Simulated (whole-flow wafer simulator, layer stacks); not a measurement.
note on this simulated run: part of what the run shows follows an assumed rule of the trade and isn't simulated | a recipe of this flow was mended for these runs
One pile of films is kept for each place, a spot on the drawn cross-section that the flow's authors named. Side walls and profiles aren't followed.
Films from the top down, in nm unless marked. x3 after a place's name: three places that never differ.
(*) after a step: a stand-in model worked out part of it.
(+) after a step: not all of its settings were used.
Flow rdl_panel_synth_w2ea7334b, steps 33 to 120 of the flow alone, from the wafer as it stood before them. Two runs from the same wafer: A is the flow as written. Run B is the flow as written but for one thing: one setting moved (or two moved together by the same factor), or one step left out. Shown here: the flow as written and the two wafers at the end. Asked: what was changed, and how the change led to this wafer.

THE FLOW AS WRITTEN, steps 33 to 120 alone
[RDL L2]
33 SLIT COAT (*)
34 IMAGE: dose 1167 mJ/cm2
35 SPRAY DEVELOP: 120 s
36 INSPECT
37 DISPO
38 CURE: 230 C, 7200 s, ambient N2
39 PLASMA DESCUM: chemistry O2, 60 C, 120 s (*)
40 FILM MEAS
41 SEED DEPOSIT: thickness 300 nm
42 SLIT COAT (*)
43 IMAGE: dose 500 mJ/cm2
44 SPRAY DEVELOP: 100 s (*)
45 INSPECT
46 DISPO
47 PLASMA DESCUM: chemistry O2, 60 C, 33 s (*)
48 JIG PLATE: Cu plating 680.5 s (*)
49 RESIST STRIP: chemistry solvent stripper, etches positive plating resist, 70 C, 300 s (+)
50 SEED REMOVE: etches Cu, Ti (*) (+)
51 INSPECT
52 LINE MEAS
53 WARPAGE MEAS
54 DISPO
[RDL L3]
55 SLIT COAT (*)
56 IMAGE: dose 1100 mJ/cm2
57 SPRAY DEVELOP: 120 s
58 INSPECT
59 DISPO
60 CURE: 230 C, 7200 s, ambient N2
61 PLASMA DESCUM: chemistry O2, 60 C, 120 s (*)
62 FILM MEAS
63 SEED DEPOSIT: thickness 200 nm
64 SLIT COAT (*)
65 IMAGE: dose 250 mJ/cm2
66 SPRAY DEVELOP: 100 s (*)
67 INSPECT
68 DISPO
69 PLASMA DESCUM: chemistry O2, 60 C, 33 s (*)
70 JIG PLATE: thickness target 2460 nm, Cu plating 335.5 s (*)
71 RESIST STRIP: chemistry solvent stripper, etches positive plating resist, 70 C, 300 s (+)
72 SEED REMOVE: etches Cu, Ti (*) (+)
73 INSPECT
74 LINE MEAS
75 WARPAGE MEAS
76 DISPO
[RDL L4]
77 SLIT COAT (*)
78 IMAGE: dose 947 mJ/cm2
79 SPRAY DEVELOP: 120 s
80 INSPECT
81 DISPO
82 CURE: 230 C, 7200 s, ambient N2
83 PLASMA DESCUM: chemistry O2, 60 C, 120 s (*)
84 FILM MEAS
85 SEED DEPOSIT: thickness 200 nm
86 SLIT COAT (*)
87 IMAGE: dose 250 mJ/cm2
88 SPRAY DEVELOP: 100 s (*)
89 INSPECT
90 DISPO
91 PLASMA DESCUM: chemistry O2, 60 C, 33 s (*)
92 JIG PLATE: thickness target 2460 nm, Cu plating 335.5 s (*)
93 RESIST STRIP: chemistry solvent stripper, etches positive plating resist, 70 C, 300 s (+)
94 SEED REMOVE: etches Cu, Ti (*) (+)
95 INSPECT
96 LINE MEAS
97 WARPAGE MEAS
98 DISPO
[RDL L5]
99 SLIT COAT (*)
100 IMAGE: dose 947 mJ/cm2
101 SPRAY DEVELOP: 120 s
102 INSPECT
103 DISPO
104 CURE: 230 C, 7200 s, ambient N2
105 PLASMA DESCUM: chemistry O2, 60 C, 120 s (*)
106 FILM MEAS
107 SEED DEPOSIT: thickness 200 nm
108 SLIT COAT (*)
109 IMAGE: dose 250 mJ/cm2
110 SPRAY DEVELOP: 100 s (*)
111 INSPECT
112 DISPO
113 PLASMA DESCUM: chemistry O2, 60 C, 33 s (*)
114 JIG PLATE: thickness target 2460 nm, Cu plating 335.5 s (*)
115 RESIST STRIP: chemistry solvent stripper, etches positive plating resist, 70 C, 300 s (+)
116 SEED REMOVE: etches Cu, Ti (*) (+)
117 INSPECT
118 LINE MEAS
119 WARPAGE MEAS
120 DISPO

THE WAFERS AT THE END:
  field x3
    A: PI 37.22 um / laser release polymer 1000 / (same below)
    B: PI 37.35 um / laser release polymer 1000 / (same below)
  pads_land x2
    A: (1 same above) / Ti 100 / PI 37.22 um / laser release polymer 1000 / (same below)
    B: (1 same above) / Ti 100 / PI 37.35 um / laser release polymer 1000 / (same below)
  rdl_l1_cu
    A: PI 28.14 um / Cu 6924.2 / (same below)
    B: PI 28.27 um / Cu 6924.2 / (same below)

The cause: step 48, JIG PLATE: Cu plating 734.9 s was run, where the flow has Cu plating 680.5 s.

How the change led to this, step by step:
  48 JIG PLATE: Cu plating 680.5 s (*)
      rdl_l2_cu, rdl_l2_land, rdl_l2_via, rdl_l2_rim, rdl_l3_land, rdl_l3_via: A Cu +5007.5 | B Cu +5407.9
  55 SLIT COAT (*)
      rdl_l3_cu, rdl_l3_space: A PI +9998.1 | B PI +10.31 um
      rdl_l2_space: A PI +10.58 um | B PI +10.91 um
      (and at 3 more places)
  64 SLIT COAT (*)
      rdl_l2_via: A ILINE-POS-THICK-GRADE-A +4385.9 (new film) | B ILINE-POS-THICK-GRADE-A +4264.6 (new film)
  71 RESIST STRIP: chemistry solvent stripper, etches positive plating resist, 70 C, 300 s (+)
      rdl_l2_via: A ILINE-POS-THICK-GRADE-A -4356.2 (all of it) | B ILINE-POS-THICK-GRADE-A -4234.9 (all of it)
  77 SLIT COAT (*)
      rdl_l3_via: A PI +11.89 um (new film) | B PI +11.83 um (new film)
